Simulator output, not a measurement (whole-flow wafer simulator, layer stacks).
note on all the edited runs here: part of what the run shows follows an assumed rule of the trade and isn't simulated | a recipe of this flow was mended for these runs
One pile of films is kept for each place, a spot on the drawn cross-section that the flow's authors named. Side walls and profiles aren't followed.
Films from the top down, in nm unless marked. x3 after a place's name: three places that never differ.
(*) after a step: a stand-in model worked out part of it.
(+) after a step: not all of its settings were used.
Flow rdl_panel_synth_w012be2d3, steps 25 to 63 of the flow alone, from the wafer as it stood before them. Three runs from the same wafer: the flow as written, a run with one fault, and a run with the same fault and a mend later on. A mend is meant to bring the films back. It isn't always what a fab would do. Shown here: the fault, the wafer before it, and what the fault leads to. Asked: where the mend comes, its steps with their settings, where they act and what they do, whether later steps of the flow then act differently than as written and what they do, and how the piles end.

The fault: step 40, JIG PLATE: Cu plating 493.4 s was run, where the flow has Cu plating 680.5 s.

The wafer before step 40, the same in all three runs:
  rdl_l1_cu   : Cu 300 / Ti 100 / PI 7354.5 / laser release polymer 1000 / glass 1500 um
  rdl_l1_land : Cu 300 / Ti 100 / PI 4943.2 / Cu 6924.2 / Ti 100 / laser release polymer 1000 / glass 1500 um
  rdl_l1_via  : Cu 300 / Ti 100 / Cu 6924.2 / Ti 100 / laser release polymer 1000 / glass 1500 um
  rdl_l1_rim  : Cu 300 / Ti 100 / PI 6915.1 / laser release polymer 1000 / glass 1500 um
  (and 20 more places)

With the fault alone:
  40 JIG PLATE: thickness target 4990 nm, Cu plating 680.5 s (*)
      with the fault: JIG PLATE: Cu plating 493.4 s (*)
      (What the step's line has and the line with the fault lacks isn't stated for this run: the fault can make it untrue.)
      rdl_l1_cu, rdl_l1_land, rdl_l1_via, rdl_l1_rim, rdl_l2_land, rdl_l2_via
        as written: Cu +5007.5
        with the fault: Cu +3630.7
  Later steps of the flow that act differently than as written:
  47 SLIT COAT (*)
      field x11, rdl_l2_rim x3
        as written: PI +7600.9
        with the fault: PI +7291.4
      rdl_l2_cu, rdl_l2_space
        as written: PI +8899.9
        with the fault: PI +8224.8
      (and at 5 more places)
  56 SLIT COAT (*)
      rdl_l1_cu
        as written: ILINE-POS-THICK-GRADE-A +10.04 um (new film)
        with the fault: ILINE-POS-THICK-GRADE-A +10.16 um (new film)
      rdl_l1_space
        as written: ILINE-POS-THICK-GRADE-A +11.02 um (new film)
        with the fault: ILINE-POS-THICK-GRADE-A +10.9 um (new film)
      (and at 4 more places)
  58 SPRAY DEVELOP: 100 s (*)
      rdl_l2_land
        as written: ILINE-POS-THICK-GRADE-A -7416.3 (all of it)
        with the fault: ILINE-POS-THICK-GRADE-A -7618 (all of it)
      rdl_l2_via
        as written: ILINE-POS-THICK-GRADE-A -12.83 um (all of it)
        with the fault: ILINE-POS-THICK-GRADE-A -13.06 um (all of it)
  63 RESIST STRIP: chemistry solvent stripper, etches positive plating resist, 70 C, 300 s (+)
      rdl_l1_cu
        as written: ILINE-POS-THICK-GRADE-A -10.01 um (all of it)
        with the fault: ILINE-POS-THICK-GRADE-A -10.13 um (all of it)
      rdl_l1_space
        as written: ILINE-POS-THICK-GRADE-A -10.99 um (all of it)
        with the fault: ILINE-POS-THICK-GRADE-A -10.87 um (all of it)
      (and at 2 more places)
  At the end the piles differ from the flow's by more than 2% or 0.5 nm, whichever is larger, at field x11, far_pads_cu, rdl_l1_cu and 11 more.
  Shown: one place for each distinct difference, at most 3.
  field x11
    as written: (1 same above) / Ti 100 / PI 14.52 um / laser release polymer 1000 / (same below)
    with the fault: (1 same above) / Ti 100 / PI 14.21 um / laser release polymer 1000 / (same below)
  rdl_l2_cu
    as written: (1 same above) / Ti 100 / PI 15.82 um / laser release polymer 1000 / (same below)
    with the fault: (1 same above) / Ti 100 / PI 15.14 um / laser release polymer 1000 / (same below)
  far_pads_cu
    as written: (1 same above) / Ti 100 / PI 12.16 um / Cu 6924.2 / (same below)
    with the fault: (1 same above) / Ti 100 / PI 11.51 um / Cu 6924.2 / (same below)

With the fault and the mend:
  The mend comes after step 40.
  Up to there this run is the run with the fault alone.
  40a JIG PLATE: Cu plating 187.1 s (*) (the flow's step 40 once more, with other settings)
      rdl_l1_cu, rdl_l1_land, rdl_l1_via, rdl_l1_rim, rdl_l2_land, rdl_l2_via
        Cu +1376.8
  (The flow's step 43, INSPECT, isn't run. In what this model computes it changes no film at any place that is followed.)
  No later step of the flow acts differently than as written at any place that is followed.
  At the end the piles are the same as the flow's at every place that both follow.
